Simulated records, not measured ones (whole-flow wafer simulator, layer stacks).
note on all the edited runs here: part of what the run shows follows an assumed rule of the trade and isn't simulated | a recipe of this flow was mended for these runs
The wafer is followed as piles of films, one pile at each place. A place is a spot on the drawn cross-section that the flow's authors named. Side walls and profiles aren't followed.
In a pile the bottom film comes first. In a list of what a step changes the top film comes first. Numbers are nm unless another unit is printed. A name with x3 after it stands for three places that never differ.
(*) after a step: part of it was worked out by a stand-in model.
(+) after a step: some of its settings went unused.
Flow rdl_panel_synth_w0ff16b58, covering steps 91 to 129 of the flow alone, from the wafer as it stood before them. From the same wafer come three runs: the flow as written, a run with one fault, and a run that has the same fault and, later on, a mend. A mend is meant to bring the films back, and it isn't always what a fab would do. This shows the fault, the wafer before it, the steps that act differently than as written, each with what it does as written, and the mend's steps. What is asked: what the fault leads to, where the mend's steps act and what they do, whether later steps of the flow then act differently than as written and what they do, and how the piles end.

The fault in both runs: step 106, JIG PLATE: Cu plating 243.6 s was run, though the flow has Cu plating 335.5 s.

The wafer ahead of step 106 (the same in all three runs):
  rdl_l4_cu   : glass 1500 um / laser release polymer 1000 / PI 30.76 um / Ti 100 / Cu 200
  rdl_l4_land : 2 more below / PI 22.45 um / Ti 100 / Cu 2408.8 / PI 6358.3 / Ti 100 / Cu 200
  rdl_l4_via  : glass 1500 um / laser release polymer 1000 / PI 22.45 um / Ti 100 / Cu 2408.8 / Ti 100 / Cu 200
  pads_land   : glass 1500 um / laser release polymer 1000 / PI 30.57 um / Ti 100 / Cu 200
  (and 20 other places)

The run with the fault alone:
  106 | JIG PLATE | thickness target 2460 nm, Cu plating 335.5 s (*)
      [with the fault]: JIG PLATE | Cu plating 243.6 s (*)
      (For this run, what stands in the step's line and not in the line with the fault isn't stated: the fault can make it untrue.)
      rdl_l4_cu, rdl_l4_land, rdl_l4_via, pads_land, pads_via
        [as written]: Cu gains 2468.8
        [with the fault]: Cu gains 1792.6
  Steps further on in the flow that do not act as written (1 more step, not shown, differs only slightly: by at most 2% or 0.5 nm, whichever is larger):
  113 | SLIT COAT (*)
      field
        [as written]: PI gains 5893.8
        [with the fault]: PI gains 5643.2
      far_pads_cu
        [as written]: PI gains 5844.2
        [with the fault]: PI gains 5594.1
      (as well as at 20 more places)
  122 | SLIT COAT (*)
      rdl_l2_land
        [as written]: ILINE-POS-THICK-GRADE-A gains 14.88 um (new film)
        [with the fault]: ILINE-POS-THICK-GRADE-A gains 14.87 um (new film)
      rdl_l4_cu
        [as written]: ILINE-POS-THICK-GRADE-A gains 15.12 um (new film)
        [with the fault]: ILINE-POS-THICK-GRADE-A gains 14.89 um (new film)
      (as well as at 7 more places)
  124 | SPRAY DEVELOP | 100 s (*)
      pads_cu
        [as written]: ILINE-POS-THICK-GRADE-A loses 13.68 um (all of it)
        [with the fault]: ILINE-POS-THICK-GRADE-A loses 13.65 um (all of it)
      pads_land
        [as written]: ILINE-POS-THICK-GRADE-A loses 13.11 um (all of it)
        [with the fault]: ILINE-POS-THICK-GRADE-A loses 13.17 um (all of it)
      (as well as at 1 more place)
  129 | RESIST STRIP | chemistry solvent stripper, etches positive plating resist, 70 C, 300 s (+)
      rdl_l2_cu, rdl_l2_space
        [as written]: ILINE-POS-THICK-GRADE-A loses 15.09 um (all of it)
        [with the fault]: ILINE-POS-THICK-GRADE-A loses 15.1 um (all of it)
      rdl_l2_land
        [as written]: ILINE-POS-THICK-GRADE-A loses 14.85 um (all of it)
        [with the fault]: ILINE-POS-THICK-GRADE-A loses 14.84 um (all of it)
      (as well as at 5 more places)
  The piles end different from the flow's at rdl_l3_cu, rdl_l3_land, rdl_l4_cu, rdl_l4_space, rdl_l4_land, rdl_l4_via, pads_land, pads_via by more than 2% or 0.5 nm, whichever is larger.
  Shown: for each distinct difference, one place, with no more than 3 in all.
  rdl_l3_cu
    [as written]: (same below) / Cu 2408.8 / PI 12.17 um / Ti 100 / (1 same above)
    [with the fault]: (same below) / Cu 2408.8 / PI 11.92 um / Ti 100 / (1 same above)
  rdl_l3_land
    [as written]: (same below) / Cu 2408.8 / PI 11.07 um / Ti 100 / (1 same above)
    [with the fault]: (same below) / Cu 2408.8 / PI 10.83 um / Ti 100 / (1 same above)
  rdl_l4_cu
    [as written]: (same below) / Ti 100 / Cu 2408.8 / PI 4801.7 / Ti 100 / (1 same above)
    [with the fault]: (same below) / Ti 100 / Cu 1732.6 / PI 4628.3 / Ti 100 / (1 same above)

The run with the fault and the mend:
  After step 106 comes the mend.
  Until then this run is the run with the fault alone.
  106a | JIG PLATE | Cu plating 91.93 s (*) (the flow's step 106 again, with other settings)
      rdl_l4_cu, rdl_l4_land, rdl_l4_via, pads_land, pads_via
        Cu gains 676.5
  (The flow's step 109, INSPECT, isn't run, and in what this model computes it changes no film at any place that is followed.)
  Steps further on in the flow that do not act as written:
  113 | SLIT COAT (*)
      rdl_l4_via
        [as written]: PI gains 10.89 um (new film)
        [with the mend]: PI gains 10.9 um (new film)
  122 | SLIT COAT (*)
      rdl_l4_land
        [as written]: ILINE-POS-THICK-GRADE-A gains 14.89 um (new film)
        [with the mend]: ILINE-POS-THICK-GRADE-A gains 14.88 um (new film)
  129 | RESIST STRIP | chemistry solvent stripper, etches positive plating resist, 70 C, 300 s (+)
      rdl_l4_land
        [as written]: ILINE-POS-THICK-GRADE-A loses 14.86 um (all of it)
        [with the mend]: ILINE-POS-THICK-GRADE-A loses 14.85 um (all of it)
  At the end the piles are close to the flow's at the places that both follow, differing by at most 2% or 0.5 nm, whichever is larger.
